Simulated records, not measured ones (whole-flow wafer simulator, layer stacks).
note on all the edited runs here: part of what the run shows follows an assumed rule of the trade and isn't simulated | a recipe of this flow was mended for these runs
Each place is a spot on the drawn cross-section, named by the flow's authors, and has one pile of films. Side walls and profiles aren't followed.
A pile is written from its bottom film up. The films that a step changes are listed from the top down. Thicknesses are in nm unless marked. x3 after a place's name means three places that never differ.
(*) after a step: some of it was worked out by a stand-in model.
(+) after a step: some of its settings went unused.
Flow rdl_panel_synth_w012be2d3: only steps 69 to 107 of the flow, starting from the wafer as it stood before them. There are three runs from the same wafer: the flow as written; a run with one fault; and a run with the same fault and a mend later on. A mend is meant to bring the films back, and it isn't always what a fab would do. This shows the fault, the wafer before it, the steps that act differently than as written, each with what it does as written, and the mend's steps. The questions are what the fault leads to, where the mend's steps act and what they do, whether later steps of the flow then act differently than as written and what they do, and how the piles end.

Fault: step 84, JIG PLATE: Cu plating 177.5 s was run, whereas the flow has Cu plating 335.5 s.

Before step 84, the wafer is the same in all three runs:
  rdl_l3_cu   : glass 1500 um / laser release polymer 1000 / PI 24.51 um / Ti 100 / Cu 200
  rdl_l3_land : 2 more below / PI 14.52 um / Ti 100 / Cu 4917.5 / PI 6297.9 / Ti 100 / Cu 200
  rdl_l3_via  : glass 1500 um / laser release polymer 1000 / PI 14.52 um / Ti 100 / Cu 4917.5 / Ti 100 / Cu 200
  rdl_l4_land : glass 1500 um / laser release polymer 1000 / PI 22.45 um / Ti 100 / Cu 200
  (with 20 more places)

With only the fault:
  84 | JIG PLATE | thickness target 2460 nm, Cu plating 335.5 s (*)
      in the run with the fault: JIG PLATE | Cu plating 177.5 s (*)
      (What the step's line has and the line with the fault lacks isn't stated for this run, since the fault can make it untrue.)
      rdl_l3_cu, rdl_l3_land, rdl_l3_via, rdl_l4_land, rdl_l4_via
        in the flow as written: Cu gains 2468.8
        in the run with the fault: Cu gains 1306.2
  Steps later in the flow that act otherwise than as written:
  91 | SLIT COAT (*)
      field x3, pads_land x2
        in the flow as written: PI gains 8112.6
        in the run with the fault: PI gains 7334.1
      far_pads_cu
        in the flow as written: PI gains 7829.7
        in the run with the fault: PI gains 7059.3
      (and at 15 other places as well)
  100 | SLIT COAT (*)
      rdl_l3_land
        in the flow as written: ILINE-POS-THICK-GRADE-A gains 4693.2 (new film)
        in the run with the fault: ILINE-POS-THICK-GRADE-A gains 5034.5 (new film)
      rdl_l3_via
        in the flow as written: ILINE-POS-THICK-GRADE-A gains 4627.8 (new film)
        in the run with the fault: ILINE-POS-THICK-GRADE-A gains 5108.2 (new film)
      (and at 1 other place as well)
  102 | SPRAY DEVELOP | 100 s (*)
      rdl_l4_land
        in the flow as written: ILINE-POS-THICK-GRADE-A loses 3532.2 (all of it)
        in the run with the fault: ILINE-POS-THICK-GRADE-A loses 3653.9 (all of it)
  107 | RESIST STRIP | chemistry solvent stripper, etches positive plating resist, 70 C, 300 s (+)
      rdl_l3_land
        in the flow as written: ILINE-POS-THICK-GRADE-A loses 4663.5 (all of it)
        in the run with the fault: ILINE-POS-THICK-GRADE-A loses 5004.8 (all of it)
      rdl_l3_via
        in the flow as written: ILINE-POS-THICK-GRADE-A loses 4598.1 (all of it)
        in the run with the fault: ILINE-POS-THICK-GRADE-A loses 5078.5 (all of it)
  At field x3, far_pads_cu, rdl_l1_cu and 19 more, the piles at the end differ from the flow's by more than 2% or 0.5 nm, whichever is larger.
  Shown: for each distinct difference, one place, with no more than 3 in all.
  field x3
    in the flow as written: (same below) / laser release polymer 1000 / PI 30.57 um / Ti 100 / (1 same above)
    in the run with the fault: (same below) / laser release polymer 1000 / PI 29.79 um / Ti 100 / (1 same above)
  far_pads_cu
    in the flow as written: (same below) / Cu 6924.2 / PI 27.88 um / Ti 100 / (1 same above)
    in the run with the fault: (same below) / Cu 6924.2 / PI 27.1 um / Ti 100 / (1 same above)
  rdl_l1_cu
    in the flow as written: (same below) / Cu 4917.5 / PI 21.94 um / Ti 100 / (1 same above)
    in the run with the fault: (same below) / Cu 4917.5 / PI 21.16 um / Ti 100 / (1 same above)

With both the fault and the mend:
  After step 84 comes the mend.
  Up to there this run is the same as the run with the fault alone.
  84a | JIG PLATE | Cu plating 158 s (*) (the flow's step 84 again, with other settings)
      rdl_l3_cu, rdl_l3_land, rdl_l3_via, rdl_l4_land, rdl_l4_via
        Cu gains 1162.7
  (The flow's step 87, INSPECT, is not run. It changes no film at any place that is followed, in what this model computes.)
  Later steps of the flow that are run all act as written at every place that is followed.
  The piles end the same as the flow's at every place that both follow.
